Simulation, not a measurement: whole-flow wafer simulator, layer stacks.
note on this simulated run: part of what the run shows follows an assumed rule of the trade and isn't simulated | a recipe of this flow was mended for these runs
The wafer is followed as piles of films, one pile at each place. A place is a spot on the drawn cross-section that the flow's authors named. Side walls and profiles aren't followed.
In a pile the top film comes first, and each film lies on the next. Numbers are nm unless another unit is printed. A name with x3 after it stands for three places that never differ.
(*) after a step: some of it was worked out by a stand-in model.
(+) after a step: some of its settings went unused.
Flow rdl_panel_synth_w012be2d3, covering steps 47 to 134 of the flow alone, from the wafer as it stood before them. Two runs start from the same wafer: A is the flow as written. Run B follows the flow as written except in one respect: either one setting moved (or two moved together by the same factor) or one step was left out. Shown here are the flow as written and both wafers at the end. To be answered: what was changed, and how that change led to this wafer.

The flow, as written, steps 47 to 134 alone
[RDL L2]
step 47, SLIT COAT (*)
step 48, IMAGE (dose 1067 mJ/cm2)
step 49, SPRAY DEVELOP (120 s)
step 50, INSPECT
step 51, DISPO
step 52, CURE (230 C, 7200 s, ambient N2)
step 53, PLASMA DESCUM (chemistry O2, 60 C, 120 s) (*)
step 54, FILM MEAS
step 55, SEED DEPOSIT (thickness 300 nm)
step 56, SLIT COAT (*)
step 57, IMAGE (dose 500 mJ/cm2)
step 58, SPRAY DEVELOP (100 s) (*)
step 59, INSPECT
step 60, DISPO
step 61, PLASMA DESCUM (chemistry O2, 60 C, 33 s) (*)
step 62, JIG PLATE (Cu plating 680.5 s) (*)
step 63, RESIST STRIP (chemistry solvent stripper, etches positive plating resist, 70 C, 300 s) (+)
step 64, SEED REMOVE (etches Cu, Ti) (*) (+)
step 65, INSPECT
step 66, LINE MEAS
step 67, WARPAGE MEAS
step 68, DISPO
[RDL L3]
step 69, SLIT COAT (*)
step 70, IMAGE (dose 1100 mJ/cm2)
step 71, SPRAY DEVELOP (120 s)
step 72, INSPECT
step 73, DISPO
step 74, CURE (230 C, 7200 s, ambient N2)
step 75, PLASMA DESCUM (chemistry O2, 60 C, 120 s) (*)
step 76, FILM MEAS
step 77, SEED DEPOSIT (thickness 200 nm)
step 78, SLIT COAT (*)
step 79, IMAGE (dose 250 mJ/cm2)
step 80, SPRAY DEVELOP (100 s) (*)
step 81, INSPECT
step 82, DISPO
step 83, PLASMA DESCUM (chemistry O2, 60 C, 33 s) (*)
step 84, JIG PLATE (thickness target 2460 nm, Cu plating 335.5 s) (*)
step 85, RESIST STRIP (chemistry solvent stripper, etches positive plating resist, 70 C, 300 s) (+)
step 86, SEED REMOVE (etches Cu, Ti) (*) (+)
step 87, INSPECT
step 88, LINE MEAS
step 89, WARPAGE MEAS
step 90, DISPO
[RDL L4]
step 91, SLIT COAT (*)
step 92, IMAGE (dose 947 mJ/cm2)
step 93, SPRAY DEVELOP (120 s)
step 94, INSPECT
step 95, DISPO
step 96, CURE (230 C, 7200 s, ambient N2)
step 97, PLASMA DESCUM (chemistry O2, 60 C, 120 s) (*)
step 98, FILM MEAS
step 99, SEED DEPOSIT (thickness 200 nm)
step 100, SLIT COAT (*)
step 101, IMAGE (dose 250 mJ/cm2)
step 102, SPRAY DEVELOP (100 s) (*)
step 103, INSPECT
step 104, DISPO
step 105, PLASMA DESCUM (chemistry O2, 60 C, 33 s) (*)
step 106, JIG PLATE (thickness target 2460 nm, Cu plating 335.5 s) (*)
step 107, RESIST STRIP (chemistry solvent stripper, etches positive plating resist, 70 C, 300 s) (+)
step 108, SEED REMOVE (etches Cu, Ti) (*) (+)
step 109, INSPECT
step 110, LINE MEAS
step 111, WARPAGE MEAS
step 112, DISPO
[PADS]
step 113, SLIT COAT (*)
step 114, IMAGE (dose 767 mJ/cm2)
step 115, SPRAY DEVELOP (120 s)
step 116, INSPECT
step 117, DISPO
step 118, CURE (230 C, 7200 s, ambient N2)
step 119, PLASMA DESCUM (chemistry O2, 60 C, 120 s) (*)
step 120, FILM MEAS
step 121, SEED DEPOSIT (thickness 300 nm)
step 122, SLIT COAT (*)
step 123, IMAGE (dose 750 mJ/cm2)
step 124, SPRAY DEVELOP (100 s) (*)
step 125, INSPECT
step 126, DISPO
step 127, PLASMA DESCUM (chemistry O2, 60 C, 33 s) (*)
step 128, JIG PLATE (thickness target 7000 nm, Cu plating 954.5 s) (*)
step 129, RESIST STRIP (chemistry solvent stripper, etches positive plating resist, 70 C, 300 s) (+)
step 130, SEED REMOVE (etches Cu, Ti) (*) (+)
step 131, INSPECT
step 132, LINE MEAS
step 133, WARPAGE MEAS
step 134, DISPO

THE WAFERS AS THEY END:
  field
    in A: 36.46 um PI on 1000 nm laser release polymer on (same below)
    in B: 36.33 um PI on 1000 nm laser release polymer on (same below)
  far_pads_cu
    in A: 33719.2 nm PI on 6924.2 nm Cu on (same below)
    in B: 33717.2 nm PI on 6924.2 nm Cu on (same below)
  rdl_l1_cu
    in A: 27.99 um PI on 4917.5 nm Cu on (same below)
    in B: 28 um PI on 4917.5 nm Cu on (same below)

The reason: step 62, JIG PLATE: Cu plating 626.1 s was run, while the flow as written has Cu plating 680.5 s.

Step by step, how the change led to this:
  step 62, JIG PLATE (Cu plating 680.5 s) (*)
      rdl_l2_cu, rdl_l2_land, rdl_l2_via, rdl_l2_rim, rdl_l3_land, rdl_l3_via: A Cu gains 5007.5 | B Cu gains 4607.2
  step 69, SLIT COAT (*)
      rdl_l2_space: A PI gains 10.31 um | B PI gains 9990
      rdl_l3_cu, rdl_l3_space: A PI gains 9998.1 | B PI gains 9691.6
      (as well as at 2 more places)
  step 78, SLIT COAT (*)
      rdl_l2_via: A ILINE-POS-THICK-GRADE-A gains 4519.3 (new film) | B ILINE-POS-THICK-GRADE-A gains 4639.1 (new film)
  step 85, RESIST STRIP (chemistry solvent stripper, etches positive plating resist, 70 C, 300 s) (+)
      rdl_l2_via: A ILINE-POS-THICK-GRADE-A loses 4489.6 (all of it) | B ILINE-POS-THICK-GRADE-A loses 4609.4 (all of it)
  step 91, SLIT COAT (*)
      far_pads_cu: A PI gains 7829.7 | B PI gains 8052.5
      rdl_l1_cu: A PI gains 8062.8 | B PI gains 8324.4
      (as well as at 4 more places)
  step 100, SLIT COAT (*)
      rdl_l1_cu: A ILINE-POS-THICK-GRADE-A gains 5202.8 (new film) | B ILINE-POS-THICK-GRADE-A gains 5090.4 (new film)
      rdl_l1_space: A ILINE-POS-THICK-GRADE-A gains 5250.1 (new film) | B ILINE-POS-THICK-GRADE-A gains 5094 (new film)
  step 107, RESIST STRIP (chemistry solvent stripper, etches positive plating resist, 70 C, 300 s) (+)
      rdl_l1_cu: A ILINE-POS-THICK-GRADE-A loses 5173.1 (all of it) | B ILINE-POS-THICK-GRADE-A loses 5060.7 (all of it)
      rdl_l1_space: A ILINE-POS-THICK-GRADE-A loses 5220.4 (all of it) | B ILINE-POS-THICK-GRADE-A loses 5064.3 (all of it)
  step 113, SLIT COAT (*)
      rdl_l1_cu: A PI gains 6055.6 | B PI gains 5925.1
      rdl_l1_space: A PI gains 6102.4 | B PI gains 5940.2
  step 122, SLIT COAT (*)
      rdl_l2_cu, rdl_l2_space: A ILINE-POS-THICK-GRADE-A gains 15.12 um (new film) | B ILINE-POS-THICK-GRADE-A gains 15.11 um (new film)
      rdl_l1_rim: A ILINE-POS-THICK-GRADE-A gains 14.99 um (new film) | B ILINE-POS-THICK-GRADE-A gains 14.98 um (new film)
      (as well as at 5 more places)
  step 129, RESIST STRIP (chemistry solvent stripper, etches positive plating resist, 70 C, 300 s) (+)
      rdl_l1_via, rdl_l3_via: A ILINE-POS-THICK-GRADE-A loses 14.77 um (all of it) | B ILINE-POS-THICK-GRADE-A loses 14.78 um (all of it)
      rdl_l2_cu, rdl_l2_space: A ILINE-POS-THICK-GRADE-A loses 15.09 um (all of it) | B ILINE-POS-THICK-GRADE-A loses 15.08 um (all of it)
      (as well as at 5 more places)
